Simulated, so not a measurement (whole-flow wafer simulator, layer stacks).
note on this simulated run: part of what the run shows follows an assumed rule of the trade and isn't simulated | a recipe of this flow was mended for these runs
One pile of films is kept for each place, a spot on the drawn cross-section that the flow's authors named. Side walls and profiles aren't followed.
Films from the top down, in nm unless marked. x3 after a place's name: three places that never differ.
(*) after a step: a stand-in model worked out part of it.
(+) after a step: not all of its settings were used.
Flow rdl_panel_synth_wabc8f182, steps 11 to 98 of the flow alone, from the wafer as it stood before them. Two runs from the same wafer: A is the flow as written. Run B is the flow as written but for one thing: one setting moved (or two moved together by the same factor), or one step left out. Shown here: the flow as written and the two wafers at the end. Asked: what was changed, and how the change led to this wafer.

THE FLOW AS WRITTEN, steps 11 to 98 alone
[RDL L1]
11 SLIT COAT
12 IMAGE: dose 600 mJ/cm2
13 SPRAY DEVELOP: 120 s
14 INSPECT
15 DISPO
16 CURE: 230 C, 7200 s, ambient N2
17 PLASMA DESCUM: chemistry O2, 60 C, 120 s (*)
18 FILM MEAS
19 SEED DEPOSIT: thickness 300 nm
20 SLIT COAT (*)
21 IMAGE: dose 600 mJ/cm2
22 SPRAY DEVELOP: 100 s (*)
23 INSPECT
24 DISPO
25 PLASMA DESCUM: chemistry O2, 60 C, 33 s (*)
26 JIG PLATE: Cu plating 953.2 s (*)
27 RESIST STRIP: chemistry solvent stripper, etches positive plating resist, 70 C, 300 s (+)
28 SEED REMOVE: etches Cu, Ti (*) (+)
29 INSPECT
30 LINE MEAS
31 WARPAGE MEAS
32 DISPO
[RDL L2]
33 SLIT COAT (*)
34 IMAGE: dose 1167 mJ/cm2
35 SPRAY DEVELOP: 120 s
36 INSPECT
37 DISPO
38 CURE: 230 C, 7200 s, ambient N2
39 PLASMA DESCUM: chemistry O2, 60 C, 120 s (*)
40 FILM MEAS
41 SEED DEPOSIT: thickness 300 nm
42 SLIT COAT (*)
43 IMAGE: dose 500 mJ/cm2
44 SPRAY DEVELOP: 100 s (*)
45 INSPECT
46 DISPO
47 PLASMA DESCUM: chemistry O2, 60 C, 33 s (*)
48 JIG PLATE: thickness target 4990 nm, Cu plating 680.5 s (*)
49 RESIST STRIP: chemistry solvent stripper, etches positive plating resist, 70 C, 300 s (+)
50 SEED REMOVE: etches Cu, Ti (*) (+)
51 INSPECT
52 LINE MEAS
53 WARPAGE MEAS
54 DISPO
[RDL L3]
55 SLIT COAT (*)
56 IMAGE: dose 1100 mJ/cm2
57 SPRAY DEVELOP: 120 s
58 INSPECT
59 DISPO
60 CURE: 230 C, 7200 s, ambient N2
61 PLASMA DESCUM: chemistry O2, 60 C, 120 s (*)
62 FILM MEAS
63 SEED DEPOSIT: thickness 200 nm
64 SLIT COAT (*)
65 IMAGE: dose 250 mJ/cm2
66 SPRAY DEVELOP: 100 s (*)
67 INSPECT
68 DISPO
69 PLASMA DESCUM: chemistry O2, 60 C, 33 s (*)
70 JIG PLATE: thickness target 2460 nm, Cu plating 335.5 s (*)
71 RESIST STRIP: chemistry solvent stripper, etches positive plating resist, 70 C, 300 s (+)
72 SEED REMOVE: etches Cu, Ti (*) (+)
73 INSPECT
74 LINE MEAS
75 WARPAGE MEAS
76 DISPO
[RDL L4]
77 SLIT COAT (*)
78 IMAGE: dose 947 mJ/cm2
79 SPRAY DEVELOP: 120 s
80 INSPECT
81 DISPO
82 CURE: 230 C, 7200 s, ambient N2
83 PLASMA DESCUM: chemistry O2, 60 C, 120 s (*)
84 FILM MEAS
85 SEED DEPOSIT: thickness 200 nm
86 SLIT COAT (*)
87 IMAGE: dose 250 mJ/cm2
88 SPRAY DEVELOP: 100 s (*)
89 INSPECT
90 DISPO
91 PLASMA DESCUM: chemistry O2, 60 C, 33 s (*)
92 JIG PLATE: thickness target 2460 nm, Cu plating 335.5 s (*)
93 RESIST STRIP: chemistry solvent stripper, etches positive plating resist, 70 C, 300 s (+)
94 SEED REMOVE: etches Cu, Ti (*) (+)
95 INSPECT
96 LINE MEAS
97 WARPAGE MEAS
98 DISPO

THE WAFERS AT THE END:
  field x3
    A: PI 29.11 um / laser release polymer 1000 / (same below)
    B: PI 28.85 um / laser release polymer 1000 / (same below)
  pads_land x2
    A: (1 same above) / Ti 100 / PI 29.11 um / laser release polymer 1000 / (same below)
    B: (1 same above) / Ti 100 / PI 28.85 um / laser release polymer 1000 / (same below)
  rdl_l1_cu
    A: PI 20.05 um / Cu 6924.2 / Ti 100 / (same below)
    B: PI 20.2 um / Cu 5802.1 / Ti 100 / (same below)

The cause: step 26, JIG PLATE: Cu plating 800.7 s was run, where the flow has Cu plating 953.2 s.

How the change led to this, step by step:
  26 JIG PLATE: Cu plating 953.2 s (*)
      rdl_l1_cu, rdl_l1_via, rdl_l1_rim, rdl_l2_land, rdl_l2_via: A Cu +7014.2 | B Cu +5892.1
  33 SLIT COAT (*)
      rdl_l1_space: A PI +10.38 um | B PI +9615.5
      field x3, rdl_l3_cu, rdl_l3_space and 9 more: A PI +8062.5 | B PI +7802.8
      (and at 4 more places)
  42 SLIT COAT (*)
      rdl_l2_cu, rdl_l2_space: A ILINE-POS-THICK-GRADE-A +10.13 um (new film) | B ILINE-POS-THICK-GRADE-A +9993.5 (new film)
      rdl_l1_space: A ILINE-POS-THICK-GRADE-A +10.52 um (new film) | B ILINE-POS-THICK-GRADE-A +10.37 um (new film)
      (and at 3 more places)
  44 SPRAY DEVELOP: 100 s (*)
      rdl_l2_cu: A ILINE-POS-THICK-GRADE-A -10.13 um (all of it) | B ILINE-POS-THICK-GRADE-A -9993.5 (all of it)
      rdl_l2_land: A ILINE-POS-THICK-GRADE-A -7139.5 (all of it) | B ILINE-POS-THICK-GRADE-A -7291.8 (all of it)
      (and at 1 more place)
  49 RESIST STRIP: chemistry solvent stripper, etches positive plating resist, 70 C, 300 s (+)
      rdl_l2_space: A ILINE-POS-THICK-GRADE-A -10.1 um (all of it) | B ILINE-POS-THICK-GRADE-A -9963.8 (all of it)
      rdl_l1_space: A ILINE-POS-THICK-GRADE-A -10.49 um (all of it) | B ILINE-POS-THICK-GRADE-A -10.34 um (all of it)
      (and at 1 more place)
  55 SLIT COAT (*)
      rdl_l2_cu: A PI +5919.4 (new film) | B PI +5798.1 (new film)
      rdl_l2_space: A PI +10.58 um | B PI +10.44 um
      (and at 2 more places)
